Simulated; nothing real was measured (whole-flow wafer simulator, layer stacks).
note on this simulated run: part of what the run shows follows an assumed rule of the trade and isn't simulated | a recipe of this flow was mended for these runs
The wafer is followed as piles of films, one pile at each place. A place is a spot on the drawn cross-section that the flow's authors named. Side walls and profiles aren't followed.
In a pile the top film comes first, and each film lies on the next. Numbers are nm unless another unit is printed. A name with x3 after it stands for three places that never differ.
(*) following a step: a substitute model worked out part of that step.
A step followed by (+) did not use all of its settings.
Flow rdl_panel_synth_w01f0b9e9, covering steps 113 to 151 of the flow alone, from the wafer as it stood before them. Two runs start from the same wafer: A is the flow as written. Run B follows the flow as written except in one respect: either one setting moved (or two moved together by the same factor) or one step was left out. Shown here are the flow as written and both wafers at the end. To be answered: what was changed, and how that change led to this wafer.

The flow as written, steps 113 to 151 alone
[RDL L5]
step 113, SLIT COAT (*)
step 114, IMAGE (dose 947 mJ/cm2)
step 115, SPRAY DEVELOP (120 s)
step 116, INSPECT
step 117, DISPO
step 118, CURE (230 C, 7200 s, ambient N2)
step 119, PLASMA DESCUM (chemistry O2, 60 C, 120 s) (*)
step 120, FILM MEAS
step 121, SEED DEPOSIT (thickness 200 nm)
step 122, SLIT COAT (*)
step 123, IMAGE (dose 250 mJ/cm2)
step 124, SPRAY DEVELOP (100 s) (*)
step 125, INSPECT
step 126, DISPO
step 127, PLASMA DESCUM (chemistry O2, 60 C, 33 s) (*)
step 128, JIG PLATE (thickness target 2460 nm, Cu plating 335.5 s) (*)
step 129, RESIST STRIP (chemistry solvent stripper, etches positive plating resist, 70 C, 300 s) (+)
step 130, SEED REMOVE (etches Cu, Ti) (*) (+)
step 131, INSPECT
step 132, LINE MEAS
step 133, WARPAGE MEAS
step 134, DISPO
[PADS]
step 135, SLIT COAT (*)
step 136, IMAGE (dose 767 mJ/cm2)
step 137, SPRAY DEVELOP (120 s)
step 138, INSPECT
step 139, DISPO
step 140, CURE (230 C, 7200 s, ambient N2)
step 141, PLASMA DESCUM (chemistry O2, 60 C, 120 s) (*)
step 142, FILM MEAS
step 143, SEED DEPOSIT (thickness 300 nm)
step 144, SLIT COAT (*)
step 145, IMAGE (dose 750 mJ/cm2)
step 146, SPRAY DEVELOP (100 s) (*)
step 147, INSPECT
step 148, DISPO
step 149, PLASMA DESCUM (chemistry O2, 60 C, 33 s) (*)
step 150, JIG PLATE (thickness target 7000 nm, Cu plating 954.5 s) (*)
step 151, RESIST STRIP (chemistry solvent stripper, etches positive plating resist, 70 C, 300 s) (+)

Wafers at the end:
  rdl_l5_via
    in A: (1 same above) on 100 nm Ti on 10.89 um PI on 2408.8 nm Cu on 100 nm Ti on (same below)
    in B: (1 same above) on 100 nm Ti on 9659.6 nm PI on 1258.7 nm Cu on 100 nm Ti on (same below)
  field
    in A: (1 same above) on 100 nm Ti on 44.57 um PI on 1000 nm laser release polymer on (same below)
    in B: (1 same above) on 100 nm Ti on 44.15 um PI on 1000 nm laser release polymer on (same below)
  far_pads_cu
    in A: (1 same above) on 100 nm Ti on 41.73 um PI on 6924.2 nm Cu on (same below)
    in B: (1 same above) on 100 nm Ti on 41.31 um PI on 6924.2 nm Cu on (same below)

Cause: step 128, JIG PLATE: Cu plating 179.2 s was run, while the flow as written has Cu plating 335.5 s.

The path from the change to this, step by step:
  step 128, JIG PLATE (thickness target 2460 nm, Cu plating 335.5 s) (*)
      rdl_l5_cu, rdl_l5_land, rdl_l5_via, pads_land, pads_via: A Cu gains 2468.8 | B Cu gains 1318.7
  step 135, SLIT COAT (*)
      rdl_l5_via: A PI gains 10.89 um (new film) | B PI gains 9659.6 (new film)
      rdl_l2_cu, rdl_l2_space: A PI gains 5972.5 | B PI gains 5549.4
      (and at 24 other places as well)
  step 144, SLIT COAT (*)
      rdl_l5_cu: A ILINE-POS-THICK-GRADE-A gains 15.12 um (new film) | B ILINE-POS-THICK-GRADE-A gains 14.72 um (new film)
      rdl_l5_space: A ILINE-POS-THICK-GRADE-A gains 15.12 um (new film) | B ILINE-POS-THICK-GRADE-A gains 14.83 um (new film)
      (and at 6 other places as well)
  step 146, SPRAY DEVELOP (100 s) (*)
      pads_cu: A ILINE-POS-THICK-GRADE-A loses 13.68 um (all of it) | B ILINE-POS-THICK-GRADE-A loses 13.62 um (all of it)
      pads_land: A ILINE-POS-THICK-GRADE-A loses 13.11 um (all of it) | B ILINE-POS-THICK-GRADE-A loses 13.21 um (all of it)
      (and at 1 other place as well)
  step 150, JIG PLATE (thickness target 7000 nm, Cu plating 954.5 s) (*)
      pads_via: A Au/Ni/Cu gains 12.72 um (new film) | B Au/Ni/Cu gains 12.87 um (new film)
  step 151, RESIST STRIP (chemistry solvent stripper, etches positive plating resist, 70 C, 300 s) (+)
      rdl_l5_cu: A ILINE-POS-THICK-GRADE-A loses 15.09 um (all of it) | B ILINE-POS-THICK-GRADE-A loses 14.69 um (all of it)
      rdl_l5_space: A ILINE-POS-THICK-GRADE-A loses 15.09 um (all of it) | B ILINE-POS-THICK-GRADE-A loses 14.8 um (all of it)
      (and at 3 other places as well)
